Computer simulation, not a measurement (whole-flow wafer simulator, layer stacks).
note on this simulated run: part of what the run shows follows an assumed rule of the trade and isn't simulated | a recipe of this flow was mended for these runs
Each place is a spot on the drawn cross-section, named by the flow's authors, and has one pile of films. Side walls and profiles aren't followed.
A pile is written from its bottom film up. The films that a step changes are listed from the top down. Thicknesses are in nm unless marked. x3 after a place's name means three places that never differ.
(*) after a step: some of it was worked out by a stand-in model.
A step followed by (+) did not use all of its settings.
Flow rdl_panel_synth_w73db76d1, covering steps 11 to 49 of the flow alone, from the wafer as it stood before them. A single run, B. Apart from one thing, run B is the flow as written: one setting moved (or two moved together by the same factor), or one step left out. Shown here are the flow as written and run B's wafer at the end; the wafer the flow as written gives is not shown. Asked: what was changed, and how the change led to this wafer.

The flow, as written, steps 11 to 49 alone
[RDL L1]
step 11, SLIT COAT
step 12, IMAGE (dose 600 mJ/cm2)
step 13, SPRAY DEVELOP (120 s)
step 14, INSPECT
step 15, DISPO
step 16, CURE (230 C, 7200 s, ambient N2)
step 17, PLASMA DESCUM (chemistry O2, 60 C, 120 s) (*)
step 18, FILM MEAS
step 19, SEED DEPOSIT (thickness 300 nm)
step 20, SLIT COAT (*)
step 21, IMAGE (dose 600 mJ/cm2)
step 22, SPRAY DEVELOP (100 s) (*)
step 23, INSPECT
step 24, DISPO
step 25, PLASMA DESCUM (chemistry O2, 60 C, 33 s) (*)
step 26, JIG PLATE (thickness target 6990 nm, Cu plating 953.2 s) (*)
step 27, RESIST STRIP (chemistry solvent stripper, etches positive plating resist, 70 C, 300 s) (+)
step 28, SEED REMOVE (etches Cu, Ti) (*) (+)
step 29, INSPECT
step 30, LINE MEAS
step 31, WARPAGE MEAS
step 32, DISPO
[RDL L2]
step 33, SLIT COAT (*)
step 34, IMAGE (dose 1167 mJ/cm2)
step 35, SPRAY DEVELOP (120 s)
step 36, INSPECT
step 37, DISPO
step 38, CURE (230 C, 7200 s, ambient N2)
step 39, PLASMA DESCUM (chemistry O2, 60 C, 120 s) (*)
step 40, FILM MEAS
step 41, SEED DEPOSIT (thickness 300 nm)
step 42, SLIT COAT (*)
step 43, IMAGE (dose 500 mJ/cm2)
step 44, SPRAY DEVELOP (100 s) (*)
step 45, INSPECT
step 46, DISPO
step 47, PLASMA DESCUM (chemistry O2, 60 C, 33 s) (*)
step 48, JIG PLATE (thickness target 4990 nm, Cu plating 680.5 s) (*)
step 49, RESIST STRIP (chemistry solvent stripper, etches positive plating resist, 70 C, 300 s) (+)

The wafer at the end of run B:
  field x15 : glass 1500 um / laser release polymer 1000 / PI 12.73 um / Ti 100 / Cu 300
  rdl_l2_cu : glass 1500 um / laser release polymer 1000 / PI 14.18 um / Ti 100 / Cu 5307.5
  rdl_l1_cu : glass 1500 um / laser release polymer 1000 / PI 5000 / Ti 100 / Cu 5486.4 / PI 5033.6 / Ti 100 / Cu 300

Cause: step 26, JIG PLATE: Cu plating 757.8 s was run, whereas the flow has Cu plating 953.2 s.

How this came from the change, step by step:
  step 26, JIG PLATE (thickness target 6990 nm, Cu plating 953.2 s) (*)
      rdl_l1_cu, rdl_l1_via, rdl_l1_rim, rdl_l2_land, rdl_l2_via: +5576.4 Cu (as written it would have been: +7014.2 Cu)
  step 33, SLIT COAT (*)
      rdl_l1_space: +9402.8 PI (as written it would have been: +10.38 um PI)
      field x15, rdl_l2_rim x3: +7730.5 PI (as written it would have been: +8062.5 PI)
      (also at 5 further places)
  step 42, SLIT COAT (*)
      rdl_l2_cu, rdl_l2_space: +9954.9 ILINE-POS-THICK-GRADE-A (new film) (as written it would have been: +10.13 um ILINE-POS-THICK-GRADE-A (new film))
      rdl_l1_space: +10.32 um ILINE-POS-THICK-GRADE-A (new film) (as written it would have been: +10.52 um ILINE-POS-THICK-GRADE-A (new film))
      (also at 3 further places)
  step 44, SPRAY DEVELOP (100 s) (*)
      rdl_l2_cu: -9954.9 ILINE-POS-THICK-GRADE-A (all of it) (as written it would have been: -10.13 um ILINE-POS-THICK-GRADE-A (all of it))
      rdl_l2_land: -7335.7 ILINE-POS-THICK-GRADE-A (all of it) (as written it would have been: -7139.5 ILINE-POS-THICK-GRADE-A (all of it))
      (also at 1 further place)
  step 49, RESIST STRIP (chemistry solvent stripper, etches positive plating resist, 70 C, 300 s) (+)
      rdl_l2_space: -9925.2 ILINE-POS-THICK-GRADE-A (all of it) (as written it would have been: -10.1 um ILINE-POS-THICK-GRADE-A (all of it))
      rdl_l1_space: -10.29 um ILINE-POS-THICK-GRADE-A (all of it) (as written it would have been: -10.49 um ILINE-POS-THICK-GRADE-A (all of it))
      (also at 1 further place)
